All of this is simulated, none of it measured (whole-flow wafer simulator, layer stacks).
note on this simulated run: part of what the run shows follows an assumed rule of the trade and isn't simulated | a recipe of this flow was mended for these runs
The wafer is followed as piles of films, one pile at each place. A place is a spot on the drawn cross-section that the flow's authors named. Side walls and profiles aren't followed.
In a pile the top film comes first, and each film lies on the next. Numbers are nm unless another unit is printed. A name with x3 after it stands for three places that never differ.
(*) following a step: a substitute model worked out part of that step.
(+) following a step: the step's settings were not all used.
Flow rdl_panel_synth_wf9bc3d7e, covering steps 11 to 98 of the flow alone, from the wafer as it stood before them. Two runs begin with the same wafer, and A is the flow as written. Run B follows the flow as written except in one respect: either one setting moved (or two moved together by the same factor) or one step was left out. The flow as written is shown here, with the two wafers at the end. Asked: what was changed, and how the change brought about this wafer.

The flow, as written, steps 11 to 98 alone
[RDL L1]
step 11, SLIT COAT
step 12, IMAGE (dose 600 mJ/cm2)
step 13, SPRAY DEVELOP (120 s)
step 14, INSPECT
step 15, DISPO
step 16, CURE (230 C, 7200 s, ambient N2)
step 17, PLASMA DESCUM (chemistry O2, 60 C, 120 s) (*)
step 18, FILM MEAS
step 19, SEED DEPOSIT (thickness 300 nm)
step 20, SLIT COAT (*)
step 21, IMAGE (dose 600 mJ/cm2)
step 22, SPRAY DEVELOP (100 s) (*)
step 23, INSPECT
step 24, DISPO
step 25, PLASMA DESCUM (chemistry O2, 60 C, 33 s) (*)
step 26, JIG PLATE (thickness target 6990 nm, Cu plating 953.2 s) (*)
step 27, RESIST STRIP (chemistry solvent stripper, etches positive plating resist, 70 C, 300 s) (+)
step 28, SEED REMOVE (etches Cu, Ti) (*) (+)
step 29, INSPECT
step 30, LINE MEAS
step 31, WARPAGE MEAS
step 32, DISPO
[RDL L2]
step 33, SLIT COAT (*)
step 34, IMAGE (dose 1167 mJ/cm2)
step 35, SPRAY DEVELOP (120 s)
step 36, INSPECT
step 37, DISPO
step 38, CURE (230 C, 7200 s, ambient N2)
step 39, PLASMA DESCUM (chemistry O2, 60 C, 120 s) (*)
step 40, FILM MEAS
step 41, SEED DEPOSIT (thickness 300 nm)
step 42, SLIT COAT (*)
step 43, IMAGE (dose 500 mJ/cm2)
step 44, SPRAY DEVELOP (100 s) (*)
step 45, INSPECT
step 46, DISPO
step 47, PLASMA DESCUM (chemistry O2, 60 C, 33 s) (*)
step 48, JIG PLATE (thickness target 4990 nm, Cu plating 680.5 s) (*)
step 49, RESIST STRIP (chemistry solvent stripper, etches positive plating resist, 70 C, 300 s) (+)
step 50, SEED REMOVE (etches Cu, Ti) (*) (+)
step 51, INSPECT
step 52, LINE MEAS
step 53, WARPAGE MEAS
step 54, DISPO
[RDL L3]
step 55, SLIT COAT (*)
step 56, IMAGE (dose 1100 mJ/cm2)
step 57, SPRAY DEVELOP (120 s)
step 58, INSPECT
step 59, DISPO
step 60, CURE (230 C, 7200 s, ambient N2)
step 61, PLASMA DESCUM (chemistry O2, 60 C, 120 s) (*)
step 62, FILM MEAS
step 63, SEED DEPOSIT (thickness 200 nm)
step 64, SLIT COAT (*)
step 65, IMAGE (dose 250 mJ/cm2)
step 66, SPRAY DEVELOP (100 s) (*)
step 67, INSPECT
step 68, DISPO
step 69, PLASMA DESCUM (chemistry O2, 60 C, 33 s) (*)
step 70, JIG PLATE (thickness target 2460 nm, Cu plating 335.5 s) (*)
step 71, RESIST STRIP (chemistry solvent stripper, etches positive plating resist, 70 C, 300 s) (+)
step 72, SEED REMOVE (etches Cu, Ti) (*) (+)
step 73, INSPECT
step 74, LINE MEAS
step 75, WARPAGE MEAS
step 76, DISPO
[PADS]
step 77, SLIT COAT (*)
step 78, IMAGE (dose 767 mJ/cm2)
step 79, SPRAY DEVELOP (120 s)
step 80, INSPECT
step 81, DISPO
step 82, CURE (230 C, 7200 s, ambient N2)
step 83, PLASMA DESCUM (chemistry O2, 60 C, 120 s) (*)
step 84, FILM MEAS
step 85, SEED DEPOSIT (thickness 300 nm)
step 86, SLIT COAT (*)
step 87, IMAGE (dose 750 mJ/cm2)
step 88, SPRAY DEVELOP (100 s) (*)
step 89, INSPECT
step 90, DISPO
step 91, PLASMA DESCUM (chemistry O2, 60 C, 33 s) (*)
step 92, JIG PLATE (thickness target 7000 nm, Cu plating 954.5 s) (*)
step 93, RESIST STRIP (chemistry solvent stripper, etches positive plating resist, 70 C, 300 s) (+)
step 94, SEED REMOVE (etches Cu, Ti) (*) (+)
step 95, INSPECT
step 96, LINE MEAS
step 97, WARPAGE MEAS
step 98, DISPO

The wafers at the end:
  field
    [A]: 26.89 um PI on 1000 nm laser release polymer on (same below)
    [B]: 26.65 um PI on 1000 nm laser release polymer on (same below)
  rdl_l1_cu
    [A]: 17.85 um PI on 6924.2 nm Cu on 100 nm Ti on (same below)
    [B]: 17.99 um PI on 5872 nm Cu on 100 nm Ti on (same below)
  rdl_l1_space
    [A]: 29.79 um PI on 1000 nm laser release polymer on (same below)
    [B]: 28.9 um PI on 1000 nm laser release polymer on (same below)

The reason: step 26, JIG PLATE: Cu plating 810.2 s was run, whereas the flow has Cu plating 953.2 s.

How this came from the change, step by step:
  step 26, JIG PLATE (thickness target 6990 nm, Cu plating 953.2 s) (*)
      rdl_l1_cu, rdl_l1_via, rdl_l1_rim, rdl_l2_land, rdl_l2_via: A Cu gains 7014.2 | B Cu gains 5962
  step 33, SLIT COAT (*)
      rdl_l1_space: A PI gains 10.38 um | B PI gains 9662.3
      field, rdl_l3_cu, rdl_l3_space and 7 more: A PI gains 8062.5 | B PI gains 7818.9
      (as well as at 4 more places)
  step 42, SLIT COAT (*)
      rdl_l2_cu, rdl_l2_space: A ILINE-POS-THICK-GRADE-A gains 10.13 um (new film) | B ILINE-POS-THICK-GRADE-A gains 10 um (new film)
      rdl_l1_space: A ILINE-POS-THICK-GRADE-A gains 10.52 um (new film) | B ILINE-POS-THICK-GRADE-A gains 10.38 um (new film)
      (as well as at 2 more places)
  step 44, SPRAY DEVELOP (100 s) (*)
      rdl_l2_cu: A ILINE-POS-THICK-GRADE-A loses 10.13 um (all of it) | B ILINE-POS-THICK-GRADE-A loses 10 um (all of it)
      rdl_l2_via: A ILINE-POS-THICK-GRADE-A loses 12.5 um (all of it) | B ILINE-POS-THICK-GRADE-A loses 12.67 um (all of it)
  step 49, RESIST STRIP (chemistry solvent stripper, etches positive plating resist, 70 C, 300 s) (+)
      rdl_l2_space: A ILINE-POS-THICK-GRADE-A loses 10.1 um (all of it) | B ILINE-POS-THICK-GRADE-A loses 9972.2 (all of it)
      rdl_l1_space: A ILINE-POS-THICK-GRADE-A loses 10.49 um (all of it) | B ILINE-POS-THICK-GRADE-A loses 10.35 um (all of it)
      (as well as at 1 more place)
  step 55, SLIT COAT (*)
      rdl_l2_space: A PI gains 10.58 um | B PI gains 10.45 um
      rdl_l2_land: A PI gains 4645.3 (new film) | B PI gains 4771.6 (new film)
      (as well as at 1 more place)
  step 86, SLIT COAT (*)
      rdl_l1_cu: A ILINE-POS-THICK-GRADE-A gains 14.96 um (new film) | B ILINE-POS-THICK-GRADE-A gains 14.94 um (new film)
      rdl_l1_space: A ILINE-POS-THICK-GRADE-A gains 15.05 um (new film) | B ILINE-POS-THICK-GRADE-A gains 15.01 um (new film)
      (as well as at 6 more places)
  step 93, RESIST STRIP (chemistry solvent stripper, etches positive plating resist, 70 C, 300 s) (+)
      rdl_l1_cu: A ILINE-POS-THICK-GRADE-A loses 14.93 um (all of it) | B ILINE-POS-THICK-GRADE-A loses 14.91 um (all of it)
      rdl_l1_space: A ILINE-POS-THICK-GRADE-A loses 15.02 um (all of it) | B ILINE-POS-THICK-GRADE-A loses 14.98 um (all of it)
      (as well as at 6 more places)
